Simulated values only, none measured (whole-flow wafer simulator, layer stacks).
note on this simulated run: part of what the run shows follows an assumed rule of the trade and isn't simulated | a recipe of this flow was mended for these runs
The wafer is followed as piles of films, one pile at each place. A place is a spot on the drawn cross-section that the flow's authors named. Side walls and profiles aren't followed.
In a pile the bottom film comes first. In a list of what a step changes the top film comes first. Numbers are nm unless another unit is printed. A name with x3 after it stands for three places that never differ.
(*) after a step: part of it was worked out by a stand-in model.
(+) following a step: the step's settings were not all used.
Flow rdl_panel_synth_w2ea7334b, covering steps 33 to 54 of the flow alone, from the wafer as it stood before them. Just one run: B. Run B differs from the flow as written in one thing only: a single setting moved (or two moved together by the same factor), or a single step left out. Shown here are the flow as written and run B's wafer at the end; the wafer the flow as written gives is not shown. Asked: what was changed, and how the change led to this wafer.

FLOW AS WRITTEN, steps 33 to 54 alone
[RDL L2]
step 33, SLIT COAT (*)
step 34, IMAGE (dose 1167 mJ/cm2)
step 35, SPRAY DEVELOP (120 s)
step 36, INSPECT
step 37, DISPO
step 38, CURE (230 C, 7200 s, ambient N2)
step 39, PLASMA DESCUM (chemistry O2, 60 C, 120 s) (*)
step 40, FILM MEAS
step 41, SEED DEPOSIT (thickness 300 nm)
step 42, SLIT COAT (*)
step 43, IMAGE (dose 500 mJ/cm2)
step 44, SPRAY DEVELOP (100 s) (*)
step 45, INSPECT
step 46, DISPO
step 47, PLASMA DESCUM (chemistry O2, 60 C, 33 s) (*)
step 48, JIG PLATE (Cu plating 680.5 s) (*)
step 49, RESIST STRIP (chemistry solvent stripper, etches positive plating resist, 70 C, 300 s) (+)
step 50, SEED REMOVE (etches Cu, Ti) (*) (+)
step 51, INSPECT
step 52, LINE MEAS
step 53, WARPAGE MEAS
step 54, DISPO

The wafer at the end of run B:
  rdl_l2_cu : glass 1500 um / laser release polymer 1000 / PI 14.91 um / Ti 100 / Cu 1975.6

The reason: step 48, JIG PLATE: Cu plating 280.7 s was run, whereas the flow has Cu plating 680.5 s.

The path from the change to this, step by step:
  step 48, JIG PLATE (Cu plating 680.5 s) (*)
      rdl_l2_cu, rdl_l2_land, rdl_l2_via, rdl_l2_rim x3: +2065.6 Cu (as written it would have been: +5007.5 Cu)
